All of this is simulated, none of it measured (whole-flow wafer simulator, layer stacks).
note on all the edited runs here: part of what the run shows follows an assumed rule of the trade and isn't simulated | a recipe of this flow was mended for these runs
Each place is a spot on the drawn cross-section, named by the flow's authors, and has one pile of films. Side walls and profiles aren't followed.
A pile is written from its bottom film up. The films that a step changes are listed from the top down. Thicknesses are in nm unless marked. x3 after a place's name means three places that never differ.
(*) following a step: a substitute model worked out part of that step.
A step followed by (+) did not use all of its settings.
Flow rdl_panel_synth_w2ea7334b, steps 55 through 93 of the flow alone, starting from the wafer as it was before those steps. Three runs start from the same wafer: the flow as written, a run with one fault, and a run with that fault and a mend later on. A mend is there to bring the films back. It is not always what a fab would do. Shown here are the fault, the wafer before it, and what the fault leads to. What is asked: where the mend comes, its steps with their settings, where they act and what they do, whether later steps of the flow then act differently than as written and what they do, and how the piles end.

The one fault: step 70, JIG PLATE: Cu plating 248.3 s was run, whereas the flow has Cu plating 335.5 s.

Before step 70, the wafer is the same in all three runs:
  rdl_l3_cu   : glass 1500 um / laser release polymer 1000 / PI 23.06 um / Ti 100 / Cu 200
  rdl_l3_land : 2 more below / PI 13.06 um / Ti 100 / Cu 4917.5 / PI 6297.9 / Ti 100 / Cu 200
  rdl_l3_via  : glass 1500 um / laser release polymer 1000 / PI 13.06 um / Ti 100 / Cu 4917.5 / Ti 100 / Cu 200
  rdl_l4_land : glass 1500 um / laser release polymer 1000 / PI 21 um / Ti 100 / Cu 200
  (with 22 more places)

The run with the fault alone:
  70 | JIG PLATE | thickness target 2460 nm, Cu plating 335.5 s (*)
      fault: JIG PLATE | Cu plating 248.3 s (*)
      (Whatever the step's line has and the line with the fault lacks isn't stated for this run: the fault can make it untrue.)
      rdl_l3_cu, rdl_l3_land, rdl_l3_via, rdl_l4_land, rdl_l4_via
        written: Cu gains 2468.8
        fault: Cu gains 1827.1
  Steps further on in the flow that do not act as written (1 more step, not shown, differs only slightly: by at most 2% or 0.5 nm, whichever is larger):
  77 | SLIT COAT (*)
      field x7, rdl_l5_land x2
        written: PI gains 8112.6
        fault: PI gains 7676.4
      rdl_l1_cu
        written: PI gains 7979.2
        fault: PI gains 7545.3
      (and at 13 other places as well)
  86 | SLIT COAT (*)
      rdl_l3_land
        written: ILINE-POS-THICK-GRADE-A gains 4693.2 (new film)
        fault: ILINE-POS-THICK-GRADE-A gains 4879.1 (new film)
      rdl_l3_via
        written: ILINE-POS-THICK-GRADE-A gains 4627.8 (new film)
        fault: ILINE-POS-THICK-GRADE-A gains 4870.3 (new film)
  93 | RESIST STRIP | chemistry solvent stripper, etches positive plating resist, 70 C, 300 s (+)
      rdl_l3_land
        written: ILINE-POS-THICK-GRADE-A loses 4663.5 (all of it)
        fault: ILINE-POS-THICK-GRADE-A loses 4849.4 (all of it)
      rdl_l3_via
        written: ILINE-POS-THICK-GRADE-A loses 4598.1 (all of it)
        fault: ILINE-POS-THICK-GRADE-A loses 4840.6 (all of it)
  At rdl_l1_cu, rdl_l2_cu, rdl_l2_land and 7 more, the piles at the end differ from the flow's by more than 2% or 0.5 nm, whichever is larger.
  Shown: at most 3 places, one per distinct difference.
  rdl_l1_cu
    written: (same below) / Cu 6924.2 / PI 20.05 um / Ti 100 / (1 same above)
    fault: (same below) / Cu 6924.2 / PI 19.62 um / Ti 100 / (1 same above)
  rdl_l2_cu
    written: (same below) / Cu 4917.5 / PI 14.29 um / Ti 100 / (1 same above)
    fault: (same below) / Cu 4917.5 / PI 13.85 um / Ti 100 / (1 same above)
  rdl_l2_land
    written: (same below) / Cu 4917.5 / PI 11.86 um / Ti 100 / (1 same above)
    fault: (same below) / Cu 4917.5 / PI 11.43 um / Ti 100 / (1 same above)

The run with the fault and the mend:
  The mend follows step 70.
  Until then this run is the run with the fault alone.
  70a | JIG PLATE | Cu plating 87.23 s (*) (the flow's step 70, run once more with other settings)
      rdl_l3_cu, rdl_l3_land, rdl_l3_via, rdl_l4_land, rdl_l4_via
        Cu gains 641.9
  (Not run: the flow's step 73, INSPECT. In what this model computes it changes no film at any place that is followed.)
  Every later step of the flow that is run acts as written, at every place that is followed, to within 2% or 0.5 nm, whichever is larger.
  The piles end only slightly different from the flow's at the places that both follow, by no more than 2% or 0.5 nm, whichever is larger.
